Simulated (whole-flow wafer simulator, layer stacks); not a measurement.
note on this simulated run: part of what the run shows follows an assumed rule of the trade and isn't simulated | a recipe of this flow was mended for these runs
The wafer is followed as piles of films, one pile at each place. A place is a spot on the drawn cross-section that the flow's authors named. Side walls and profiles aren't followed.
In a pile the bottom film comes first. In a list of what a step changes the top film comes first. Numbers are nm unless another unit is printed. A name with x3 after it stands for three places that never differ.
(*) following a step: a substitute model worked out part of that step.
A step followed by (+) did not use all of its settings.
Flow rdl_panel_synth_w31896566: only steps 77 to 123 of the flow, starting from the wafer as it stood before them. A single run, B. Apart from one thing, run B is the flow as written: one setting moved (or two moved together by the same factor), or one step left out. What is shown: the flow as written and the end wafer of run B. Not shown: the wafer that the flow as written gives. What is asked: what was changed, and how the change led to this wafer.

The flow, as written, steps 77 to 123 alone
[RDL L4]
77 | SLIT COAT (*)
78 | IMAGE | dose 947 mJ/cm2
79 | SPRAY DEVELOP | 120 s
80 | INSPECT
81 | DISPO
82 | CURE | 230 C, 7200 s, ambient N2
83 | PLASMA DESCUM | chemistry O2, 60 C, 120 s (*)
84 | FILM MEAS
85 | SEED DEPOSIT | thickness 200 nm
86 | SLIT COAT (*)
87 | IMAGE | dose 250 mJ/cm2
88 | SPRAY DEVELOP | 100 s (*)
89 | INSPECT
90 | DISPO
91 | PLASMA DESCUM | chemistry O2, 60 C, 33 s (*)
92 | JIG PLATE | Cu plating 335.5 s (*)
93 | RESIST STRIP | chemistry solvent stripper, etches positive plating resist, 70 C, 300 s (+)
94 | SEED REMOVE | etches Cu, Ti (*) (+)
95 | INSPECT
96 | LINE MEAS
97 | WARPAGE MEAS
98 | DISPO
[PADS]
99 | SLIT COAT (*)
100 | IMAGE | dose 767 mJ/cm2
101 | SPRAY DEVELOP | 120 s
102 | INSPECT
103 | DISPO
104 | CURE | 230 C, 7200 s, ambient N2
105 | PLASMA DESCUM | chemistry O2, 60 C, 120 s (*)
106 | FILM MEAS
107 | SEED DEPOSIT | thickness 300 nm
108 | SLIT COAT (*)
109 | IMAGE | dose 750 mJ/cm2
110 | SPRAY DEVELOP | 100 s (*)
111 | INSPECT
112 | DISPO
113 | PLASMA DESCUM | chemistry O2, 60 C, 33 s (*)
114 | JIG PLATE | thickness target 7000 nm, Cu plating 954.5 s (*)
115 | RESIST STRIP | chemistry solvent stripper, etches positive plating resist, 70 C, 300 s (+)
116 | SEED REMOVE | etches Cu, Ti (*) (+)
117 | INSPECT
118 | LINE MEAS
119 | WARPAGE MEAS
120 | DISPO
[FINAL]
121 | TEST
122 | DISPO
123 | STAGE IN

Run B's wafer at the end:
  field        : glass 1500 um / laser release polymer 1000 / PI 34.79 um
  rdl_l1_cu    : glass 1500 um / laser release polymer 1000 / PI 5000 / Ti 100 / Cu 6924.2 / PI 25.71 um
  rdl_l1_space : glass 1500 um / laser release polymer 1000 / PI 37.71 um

Cause: step 92, JIG PLATE: Cu plating 255 s was run, though the flow has Cu plating 335.5 s.

The path from the change to this, step by step:
  92 | JIG PLATE | Cu plating 335.5 s (*)
      rdl_l4_cu, rdl_l4_land, rdl_l4_via, pads_land, pads_via: +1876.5 Cu (as written it would have been: +2468.8 Cu)
  99 | SLIT COAT (*)
      field: +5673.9 PI (as written it would have been: +5893.8 PI)
      rdl_l1_cu: +5655.1 PI (as written it would have been: +5874.7 PI)
      (and at 18 other places as well)
  108 | SLIT COAT (*)
      rdl_l4_cu: +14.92 um ILINE-POS-THICK-GRADE-A (new film) (as written it would have been: +15.12 um ILINE-POS-THICK-GRADE-A (new film))
      rdl_l4_space: +14.95 um ILINE-POS-THICK-GRADE-A (new film) (as written it would have been: +15.12 um ILINE-POS-THICK-GRADE-A (new film))
      (and at 6 other places as well)
  110 | SPRAY DEVELOP | 100 s (*)
      pads_cu: -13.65 um ILINE-POS-THICK-GRADE-A (all of it) (as written it would have been: -13.68 um ILINE-POS-THICK-GRADE-A (all of it))
      pads_land: -13.16 um ILINE-POS-THICK-GRADE-A (all of it) (as written it would have been: -13.11 um ILINE-POS-THICK-GRADE-A (all of it))
      (and at 1 other place as well)
  114 | JIG PLATE | thickness target 7000 nm, Cu plating 954.5 s (*)
      pads_via: +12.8 um Au/Ni/Cu (new film) (as written it would have been: +12.72 um Au/Ni/Cu (new film))
  115 | RESIST STRIP | chemistry solvent stripper, etches positive plating resist, 70 C, 300 s (+)
      rdl_l4_cu: -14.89 um ILINE-POS-THICK-GRADE-A (all of it) (as written it would have been: -15.09 um ILINE-POS-THICK-GRADE-A (all of it))
      rdl_l4_space: -14.92 um ILINE-POS-THICK-GRADE-A (all of it) (as written it would have been: -15.09 um ILINE-POS-THICK-GRADE-A (all of it))
      (and at 3 other places as well)
